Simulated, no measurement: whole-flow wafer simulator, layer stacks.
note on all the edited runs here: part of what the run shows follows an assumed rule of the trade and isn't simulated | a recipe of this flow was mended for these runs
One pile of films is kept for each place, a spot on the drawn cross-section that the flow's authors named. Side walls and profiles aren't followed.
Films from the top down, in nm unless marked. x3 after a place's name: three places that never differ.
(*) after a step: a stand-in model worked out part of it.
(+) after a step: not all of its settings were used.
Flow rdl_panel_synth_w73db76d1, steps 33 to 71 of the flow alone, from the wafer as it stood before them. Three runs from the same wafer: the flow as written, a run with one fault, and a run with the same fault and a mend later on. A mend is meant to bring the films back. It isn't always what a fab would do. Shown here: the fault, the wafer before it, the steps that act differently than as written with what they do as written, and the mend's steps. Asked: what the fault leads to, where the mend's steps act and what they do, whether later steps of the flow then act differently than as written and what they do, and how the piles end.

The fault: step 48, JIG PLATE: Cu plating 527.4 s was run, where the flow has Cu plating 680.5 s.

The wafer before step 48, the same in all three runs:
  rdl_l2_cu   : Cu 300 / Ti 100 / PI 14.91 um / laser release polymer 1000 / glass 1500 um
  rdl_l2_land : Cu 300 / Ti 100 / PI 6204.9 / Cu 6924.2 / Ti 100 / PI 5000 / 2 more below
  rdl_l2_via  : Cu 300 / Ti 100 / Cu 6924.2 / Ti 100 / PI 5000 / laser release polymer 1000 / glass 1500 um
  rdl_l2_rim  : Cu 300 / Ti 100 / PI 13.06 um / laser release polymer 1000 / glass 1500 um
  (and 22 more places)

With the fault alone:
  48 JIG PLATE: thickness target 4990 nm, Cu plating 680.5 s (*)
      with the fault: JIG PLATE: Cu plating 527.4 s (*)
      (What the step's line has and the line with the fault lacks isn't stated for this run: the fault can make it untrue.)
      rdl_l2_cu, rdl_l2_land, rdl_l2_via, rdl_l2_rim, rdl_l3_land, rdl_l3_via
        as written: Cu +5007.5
        with the fault: Cu +3880.9
  Later steps of the flow that act differently than as written:
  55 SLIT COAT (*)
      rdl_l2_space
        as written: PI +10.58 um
        with the fault: PI +9662.1
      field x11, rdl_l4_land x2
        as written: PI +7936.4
        with the fault: PI +7586
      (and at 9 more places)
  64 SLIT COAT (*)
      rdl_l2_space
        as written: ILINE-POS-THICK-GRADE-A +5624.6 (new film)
        with the fault: ILINE-POS-THICK-GRADE-A +5476.5 (new film)
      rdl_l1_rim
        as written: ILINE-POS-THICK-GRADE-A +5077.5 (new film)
        with the fault: ILINE-POS-THICK-GRADE-A +4908.2 (new film)
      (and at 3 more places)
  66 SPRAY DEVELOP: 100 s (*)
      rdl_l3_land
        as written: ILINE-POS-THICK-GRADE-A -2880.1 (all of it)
        with the fault: ILINE-POS-THICK-GRADE-A -2950.9 (all of it)
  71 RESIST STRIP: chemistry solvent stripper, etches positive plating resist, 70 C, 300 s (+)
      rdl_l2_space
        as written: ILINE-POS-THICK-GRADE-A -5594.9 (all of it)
        with the fault: ILINE-POS-THICK-GRADE-A -5446.8 (all of it)
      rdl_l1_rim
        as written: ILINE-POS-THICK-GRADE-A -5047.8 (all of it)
        with the fault: ILINE-POS-THICK-GRADE-A -4878.5 (all of it)
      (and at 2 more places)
  At the end the piles differ from the flow's by more than 2% or 0.5 nm, whichever is larger, at rdl_l1_cu, rdl_l1_via, rdl_l2_cu and 9 more.
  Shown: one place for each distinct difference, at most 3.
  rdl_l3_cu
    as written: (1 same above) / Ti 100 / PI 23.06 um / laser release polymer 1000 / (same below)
    with the fault: (1 same above) / Ti 100 / PI 22.21 um / laser release polymer 1000 / (same below)
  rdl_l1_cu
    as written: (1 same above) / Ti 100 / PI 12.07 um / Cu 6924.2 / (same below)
    with the fault: (1 same above) / Ti 100 / PI 11.73 um / Cu 6924.2 / (same below)
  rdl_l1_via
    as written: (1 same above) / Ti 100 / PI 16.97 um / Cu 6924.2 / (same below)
    with the fault: (1 same above) / Ti 100 / PI 16.62 um / Cu 6924.2 / (same below)

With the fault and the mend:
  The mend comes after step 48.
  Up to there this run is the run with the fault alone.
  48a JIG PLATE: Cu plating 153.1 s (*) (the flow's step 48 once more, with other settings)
      rdl_l2_cu, rdl_l2_land, rdl_l2_via, rdl_l2_rim, rdl_l3_land, rdl_l3_via
        Cu +1126.6
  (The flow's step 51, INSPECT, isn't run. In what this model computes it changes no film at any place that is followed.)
  No later step of the flow acts differently than as written at any place that is followed.
  At the end the piles are the same as the flow's at every place that both follow.
